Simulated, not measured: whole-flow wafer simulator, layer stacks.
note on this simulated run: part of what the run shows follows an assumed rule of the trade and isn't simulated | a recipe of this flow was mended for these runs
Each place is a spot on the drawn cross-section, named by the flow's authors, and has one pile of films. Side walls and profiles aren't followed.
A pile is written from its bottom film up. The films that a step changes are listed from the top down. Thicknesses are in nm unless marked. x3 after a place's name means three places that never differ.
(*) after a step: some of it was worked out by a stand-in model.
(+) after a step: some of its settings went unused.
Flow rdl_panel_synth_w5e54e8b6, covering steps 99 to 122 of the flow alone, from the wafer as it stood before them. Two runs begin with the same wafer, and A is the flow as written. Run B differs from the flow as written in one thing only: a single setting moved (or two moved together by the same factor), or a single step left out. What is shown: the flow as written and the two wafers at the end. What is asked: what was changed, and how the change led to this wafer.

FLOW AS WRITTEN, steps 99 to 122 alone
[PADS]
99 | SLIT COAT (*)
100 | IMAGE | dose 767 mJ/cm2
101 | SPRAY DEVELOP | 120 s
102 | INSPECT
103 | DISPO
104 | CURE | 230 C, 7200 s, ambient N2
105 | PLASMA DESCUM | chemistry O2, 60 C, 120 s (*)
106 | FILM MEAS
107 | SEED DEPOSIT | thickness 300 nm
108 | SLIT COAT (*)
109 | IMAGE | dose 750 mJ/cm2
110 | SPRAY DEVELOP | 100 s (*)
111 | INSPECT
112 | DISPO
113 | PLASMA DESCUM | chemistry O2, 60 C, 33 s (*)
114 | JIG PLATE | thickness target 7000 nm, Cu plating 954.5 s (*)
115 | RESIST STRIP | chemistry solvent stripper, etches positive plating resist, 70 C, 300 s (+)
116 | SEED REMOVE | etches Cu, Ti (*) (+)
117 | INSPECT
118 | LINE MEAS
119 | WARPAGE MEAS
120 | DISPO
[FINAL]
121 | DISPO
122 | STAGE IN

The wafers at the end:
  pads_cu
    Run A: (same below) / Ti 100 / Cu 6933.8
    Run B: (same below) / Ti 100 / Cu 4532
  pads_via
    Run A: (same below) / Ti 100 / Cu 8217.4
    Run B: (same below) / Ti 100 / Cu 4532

The reason: step 114, JIG PLATE: Cu plating 628.1 s was run, while the flow as written has Cu plating 954.5 s.

How this came from the change, step by step:
  114 | JIG PLATE | thickness target 7000 nm, Cu plating 954.5 s (*)
      pads_cu, pads_land: A Cu gains 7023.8 | B Cu gains 4622
      pads_via: A Cu gains 8307.4 | B Cu gains 4622
